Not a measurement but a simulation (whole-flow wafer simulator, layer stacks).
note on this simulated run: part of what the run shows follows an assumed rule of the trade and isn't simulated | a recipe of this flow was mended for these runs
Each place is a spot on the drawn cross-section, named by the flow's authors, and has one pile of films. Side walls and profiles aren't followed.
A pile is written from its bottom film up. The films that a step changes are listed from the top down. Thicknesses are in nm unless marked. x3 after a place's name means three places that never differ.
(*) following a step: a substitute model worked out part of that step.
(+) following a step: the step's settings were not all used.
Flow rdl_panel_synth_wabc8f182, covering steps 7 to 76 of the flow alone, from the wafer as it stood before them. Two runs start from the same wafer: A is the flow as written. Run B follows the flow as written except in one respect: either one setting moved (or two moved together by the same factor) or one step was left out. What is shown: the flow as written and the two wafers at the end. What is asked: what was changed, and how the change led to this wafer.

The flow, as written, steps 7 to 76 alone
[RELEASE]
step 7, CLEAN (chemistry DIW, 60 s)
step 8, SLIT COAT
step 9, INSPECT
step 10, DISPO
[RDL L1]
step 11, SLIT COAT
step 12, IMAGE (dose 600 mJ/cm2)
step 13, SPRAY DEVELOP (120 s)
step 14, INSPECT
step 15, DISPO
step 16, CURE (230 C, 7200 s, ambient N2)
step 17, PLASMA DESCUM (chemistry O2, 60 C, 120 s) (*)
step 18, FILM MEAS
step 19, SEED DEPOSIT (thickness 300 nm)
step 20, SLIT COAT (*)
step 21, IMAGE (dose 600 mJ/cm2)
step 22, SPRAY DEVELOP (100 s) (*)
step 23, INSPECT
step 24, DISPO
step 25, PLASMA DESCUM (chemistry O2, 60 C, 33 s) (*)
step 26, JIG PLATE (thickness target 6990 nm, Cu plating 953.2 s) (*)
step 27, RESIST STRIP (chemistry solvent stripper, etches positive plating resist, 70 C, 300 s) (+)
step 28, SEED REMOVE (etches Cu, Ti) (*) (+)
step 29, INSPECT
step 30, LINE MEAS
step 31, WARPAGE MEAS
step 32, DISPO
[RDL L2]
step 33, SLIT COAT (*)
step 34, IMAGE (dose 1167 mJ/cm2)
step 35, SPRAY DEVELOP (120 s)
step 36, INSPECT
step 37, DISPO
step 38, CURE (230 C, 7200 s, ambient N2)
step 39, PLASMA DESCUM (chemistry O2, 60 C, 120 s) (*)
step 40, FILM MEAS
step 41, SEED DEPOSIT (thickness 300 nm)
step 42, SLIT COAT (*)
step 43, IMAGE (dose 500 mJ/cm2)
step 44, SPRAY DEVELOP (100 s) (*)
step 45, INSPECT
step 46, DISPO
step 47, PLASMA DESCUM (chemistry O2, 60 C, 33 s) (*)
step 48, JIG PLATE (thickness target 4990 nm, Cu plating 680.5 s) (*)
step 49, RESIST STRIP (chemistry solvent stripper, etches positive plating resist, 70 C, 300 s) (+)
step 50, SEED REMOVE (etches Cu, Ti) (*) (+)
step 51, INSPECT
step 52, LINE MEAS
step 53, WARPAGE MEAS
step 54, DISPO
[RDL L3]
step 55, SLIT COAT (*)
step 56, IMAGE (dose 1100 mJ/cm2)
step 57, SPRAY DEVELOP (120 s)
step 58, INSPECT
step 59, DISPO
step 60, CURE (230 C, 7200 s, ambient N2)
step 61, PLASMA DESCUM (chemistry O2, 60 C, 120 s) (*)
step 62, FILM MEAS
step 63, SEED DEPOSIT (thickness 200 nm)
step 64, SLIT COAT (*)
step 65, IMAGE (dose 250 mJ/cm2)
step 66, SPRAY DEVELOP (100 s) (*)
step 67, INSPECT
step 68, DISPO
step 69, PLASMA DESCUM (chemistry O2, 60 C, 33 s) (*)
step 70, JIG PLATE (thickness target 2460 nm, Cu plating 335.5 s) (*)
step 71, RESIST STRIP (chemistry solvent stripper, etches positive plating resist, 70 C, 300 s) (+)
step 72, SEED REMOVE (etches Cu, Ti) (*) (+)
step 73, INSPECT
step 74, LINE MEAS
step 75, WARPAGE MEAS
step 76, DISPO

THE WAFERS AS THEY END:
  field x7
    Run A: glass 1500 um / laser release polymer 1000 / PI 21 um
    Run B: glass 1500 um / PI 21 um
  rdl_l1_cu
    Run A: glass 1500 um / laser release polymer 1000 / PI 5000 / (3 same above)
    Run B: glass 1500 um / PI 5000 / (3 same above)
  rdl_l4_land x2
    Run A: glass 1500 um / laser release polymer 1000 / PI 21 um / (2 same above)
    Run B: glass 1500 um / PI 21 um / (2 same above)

Cause: step 8, SLIT COAT, was skipped.

The path from the change to this, step by step:
  (no step that both runs have acts differently)
